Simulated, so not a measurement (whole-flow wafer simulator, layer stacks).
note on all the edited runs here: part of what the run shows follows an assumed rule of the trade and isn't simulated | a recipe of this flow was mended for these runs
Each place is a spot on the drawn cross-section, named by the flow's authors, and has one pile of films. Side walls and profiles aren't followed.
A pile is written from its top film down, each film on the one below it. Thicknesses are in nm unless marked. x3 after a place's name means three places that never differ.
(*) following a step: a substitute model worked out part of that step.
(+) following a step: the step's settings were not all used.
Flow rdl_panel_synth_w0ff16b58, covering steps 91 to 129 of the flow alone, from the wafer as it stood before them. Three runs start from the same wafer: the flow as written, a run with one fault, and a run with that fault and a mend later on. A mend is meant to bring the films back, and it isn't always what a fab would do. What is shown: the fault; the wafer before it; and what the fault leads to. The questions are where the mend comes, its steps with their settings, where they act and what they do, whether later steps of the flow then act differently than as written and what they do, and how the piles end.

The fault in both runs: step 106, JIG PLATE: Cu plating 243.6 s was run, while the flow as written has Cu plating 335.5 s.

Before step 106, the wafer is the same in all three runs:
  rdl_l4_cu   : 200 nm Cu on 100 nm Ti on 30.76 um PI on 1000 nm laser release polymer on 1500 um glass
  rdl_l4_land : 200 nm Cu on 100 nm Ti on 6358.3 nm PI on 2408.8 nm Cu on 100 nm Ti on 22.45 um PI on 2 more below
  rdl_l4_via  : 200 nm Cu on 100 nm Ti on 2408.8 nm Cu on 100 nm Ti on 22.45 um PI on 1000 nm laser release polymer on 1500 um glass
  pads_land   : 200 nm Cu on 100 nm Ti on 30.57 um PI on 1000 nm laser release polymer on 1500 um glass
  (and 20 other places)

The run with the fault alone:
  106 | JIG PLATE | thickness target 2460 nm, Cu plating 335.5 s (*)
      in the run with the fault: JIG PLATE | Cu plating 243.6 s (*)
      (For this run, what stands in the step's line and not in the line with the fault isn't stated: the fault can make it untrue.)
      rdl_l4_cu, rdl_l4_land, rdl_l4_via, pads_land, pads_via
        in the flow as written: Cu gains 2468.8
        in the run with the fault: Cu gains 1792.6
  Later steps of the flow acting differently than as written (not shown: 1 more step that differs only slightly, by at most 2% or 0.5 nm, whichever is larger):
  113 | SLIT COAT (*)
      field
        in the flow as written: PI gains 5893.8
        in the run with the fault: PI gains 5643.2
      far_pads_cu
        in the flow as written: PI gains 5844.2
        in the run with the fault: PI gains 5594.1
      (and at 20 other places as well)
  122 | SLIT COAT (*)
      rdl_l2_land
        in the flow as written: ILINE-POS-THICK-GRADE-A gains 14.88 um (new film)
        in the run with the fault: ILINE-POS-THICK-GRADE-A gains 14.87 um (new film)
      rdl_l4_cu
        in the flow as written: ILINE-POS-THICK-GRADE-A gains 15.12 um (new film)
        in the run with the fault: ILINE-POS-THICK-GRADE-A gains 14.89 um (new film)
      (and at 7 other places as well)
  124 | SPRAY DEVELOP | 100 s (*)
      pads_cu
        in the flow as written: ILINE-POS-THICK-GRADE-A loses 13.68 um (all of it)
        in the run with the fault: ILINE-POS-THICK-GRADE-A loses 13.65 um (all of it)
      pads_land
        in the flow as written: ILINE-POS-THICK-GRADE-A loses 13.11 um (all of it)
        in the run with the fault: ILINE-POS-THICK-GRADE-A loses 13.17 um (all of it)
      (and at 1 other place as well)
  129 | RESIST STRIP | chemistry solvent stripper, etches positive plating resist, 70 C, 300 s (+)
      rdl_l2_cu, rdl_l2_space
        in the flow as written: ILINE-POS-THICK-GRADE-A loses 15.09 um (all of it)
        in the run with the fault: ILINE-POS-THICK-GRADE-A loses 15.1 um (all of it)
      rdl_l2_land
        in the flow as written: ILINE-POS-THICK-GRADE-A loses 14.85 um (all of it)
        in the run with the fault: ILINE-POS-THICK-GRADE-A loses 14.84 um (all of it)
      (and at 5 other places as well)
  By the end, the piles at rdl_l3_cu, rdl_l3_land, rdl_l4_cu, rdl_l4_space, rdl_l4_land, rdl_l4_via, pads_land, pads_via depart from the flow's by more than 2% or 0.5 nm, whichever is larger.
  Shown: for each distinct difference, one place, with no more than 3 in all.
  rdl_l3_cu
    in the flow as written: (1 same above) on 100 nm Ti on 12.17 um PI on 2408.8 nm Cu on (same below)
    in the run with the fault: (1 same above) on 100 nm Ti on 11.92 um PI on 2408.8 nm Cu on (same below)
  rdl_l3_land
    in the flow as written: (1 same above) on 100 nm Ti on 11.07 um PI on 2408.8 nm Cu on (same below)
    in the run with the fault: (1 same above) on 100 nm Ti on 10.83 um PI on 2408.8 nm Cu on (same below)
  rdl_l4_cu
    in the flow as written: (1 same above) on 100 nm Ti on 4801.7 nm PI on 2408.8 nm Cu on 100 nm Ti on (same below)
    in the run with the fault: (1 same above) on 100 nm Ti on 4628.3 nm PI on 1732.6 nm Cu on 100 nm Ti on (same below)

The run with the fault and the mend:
  The mend follows step 106.
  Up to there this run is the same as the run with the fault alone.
  106a | JIG PLATE | Cu plating 91.93 s (*) (the flow's step 106, run once more with other settings)
      rdl_l4_cu, rdl_l4_land, rdl_l4_via, pads_land, pads_via
        Cu gains 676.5
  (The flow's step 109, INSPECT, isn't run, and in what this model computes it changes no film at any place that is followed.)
  Later steps of the flow acting differently than as written:
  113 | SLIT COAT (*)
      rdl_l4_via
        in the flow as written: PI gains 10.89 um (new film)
        in the run with the mend: PI gains 10.9 um (new film)
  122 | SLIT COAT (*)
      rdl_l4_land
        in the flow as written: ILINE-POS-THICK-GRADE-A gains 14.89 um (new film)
        in the run with the mend: ILINE-POS-THICK-GRADE-A gains 14.88 um (new film)
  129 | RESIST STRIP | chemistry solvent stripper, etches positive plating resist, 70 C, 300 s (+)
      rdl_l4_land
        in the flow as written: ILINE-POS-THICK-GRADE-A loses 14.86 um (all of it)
        in the run with the mend: ILINE-POS-THICK-GRADE-A loses 14.85 um (all of it)
  At the end the piles are close to the flow's at the places that both follow, differing by at most 2% or 0.5 nm, whichever is larger.
